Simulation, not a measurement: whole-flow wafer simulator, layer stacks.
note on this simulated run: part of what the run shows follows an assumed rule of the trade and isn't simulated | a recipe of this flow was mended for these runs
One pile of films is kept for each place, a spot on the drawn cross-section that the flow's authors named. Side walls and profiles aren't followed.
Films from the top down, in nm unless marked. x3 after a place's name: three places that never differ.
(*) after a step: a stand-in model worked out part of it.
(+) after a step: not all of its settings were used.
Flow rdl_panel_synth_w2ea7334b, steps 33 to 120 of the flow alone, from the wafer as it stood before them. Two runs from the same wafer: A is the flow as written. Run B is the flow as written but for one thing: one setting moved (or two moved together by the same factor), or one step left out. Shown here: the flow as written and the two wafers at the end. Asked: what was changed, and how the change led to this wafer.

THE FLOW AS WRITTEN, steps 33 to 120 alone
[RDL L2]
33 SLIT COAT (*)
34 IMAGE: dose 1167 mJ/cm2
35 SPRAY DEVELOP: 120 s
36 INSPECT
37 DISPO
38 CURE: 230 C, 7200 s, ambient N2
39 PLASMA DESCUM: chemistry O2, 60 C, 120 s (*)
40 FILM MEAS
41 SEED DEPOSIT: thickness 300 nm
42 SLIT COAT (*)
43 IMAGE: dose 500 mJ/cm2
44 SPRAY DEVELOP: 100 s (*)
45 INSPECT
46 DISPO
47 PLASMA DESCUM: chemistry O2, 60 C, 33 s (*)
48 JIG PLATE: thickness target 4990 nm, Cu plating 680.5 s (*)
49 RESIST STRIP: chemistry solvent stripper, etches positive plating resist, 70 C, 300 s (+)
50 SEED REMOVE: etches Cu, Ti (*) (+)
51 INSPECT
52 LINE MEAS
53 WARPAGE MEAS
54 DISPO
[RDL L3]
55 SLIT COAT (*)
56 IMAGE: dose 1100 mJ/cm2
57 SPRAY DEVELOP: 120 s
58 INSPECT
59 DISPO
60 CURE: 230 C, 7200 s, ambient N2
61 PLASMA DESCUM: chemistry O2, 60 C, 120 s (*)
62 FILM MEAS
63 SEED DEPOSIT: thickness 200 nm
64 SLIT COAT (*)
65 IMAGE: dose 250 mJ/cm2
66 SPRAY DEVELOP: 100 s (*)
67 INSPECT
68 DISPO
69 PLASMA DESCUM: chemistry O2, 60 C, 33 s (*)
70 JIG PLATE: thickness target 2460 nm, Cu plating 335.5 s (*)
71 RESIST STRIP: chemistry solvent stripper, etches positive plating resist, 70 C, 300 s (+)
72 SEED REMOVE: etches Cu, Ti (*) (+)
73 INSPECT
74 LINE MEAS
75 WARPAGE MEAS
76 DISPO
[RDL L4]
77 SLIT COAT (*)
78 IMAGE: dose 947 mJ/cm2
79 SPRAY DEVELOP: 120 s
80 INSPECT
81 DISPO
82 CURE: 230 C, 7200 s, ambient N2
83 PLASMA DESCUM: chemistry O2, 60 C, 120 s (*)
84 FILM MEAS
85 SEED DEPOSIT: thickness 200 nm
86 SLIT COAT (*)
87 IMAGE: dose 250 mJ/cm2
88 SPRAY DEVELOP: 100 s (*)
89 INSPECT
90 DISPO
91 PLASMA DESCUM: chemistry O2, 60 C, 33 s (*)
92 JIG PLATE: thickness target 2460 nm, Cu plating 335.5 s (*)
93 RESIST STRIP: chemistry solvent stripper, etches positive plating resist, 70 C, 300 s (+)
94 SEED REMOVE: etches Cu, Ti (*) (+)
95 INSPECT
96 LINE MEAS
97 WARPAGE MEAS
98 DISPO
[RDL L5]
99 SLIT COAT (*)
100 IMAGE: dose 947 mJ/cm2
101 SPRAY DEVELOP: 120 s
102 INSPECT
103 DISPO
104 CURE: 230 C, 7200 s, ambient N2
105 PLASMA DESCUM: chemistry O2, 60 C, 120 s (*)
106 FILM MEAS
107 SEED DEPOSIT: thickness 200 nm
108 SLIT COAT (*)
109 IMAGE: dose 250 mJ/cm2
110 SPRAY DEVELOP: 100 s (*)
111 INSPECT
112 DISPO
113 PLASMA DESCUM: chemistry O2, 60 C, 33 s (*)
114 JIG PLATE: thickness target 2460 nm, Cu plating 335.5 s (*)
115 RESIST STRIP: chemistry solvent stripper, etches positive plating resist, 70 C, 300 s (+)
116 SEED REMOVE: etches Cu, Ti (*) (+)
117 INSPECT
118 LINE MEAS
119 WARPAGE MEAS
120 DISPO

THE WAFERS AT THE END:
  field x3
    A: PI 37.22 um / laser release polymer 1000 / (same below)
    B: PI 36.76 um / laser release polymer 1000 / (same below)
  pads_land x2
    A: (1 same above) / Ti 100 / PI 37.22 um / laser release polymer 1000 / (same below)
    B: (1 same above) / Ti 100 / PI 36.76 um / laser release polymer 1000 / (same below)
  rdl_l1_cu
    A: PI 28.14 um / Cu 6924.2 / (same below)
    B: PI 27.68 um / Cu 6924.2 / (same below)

The cause: step 48, JIG PLATE: Cu plating 476.3 s was run, where the flow has Cu plating 680.5 s.

How the change led to this, step by step:
  48 JIG PLATE: thickness target 4990 nm, Cu plating 680.5 s (*)
      rdl_l2_cu, rdl_l2_land, rdl_l2_via, rdl_l2_rim, rdl_l3_land, rdl_l3_via: A Cu +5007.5 | B Cu +3504.9
  55 SLIT COAT (*)
      rdl_l2_space: A PI +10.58 um | B PI +9361.8
      rdl_l2_via: A PI +10.74 um (new film) | B PI +9934.6 (new film)
      (and at 22 more places)
  64 SLIT COAT (*)
      rdl_l3_cu, rdl_l3_space: A ILINE-POS-THICK-GRADE-A +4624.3 (new film) | B ILINE-POS-THICK-GRADE-A +4520 (new film)
      rdl_l2_cu: A ILINE-POS-THICK-GRADE-A +5291.3 (new film) | B ILINE-POS-THICK-GRADE-A +5181.4 (new film)
      (and at 5 more places)
  66 SPRAY DEVELOP: 100 s (*)
      rdl_l3_cu: A ILINE-POS-THICK-GRADE-A -4624.3 (all of it) | B ILINE-POS-THICK-GRADE-A -4520 (all of it)
      rdl_l3_land: A ILINE-POS-THICK-GRADE-A -2880.1 (all of it) | B ILINE-POS-THICK-GRADE-A -2977.1 (all of it)
  71 RESIST STRIP: chemistry solvent stripper, etches positive plating resist, 70 C, 300 s (+)
      rdl_l2_cu: A ILINE-POS-THICK-GRADE-A -5261.6 (all of it) | B ILINE-POS-THICK-GRADE-A -5151.7 (all of it)
      rdl_l2_space: A ILINE-POS-THICK-GRADE-A -5594.9 (all of it) | B ILINE-POS-THICK-GRADE-A -5397.6 (all of it)
      (and at 4 more places)
  77 SLIT COAT (*)
      rdl_l2_space: A PI +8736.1 | B PI +8538.7
      rdl_l1_rim: A PI +8189.4 | B PI +7947.4
      (and at 3 more places)
  86 SLIT COAT (*)
      rdl_l2_via: A ILINE-POS-THICK-GRADE-A +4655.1 (new film) | B ILINE-POS-THICK-GRADE-A +4826.2 (new film)
  93 RESIST STRIP: chemistry solvent stripper, etches positive plating resist, 70 C, 300 s (+)
      rdl_l2_via: A ILINE-POS-THICK-GRADE-A -4625.4 (all of it) | B ILINE-POS-THICK-GRADE-A -4796.5 (all of it)
  99 SLIT COAT (*)
      rdl_l2_via: A PI +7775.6 | B PI +7946.8
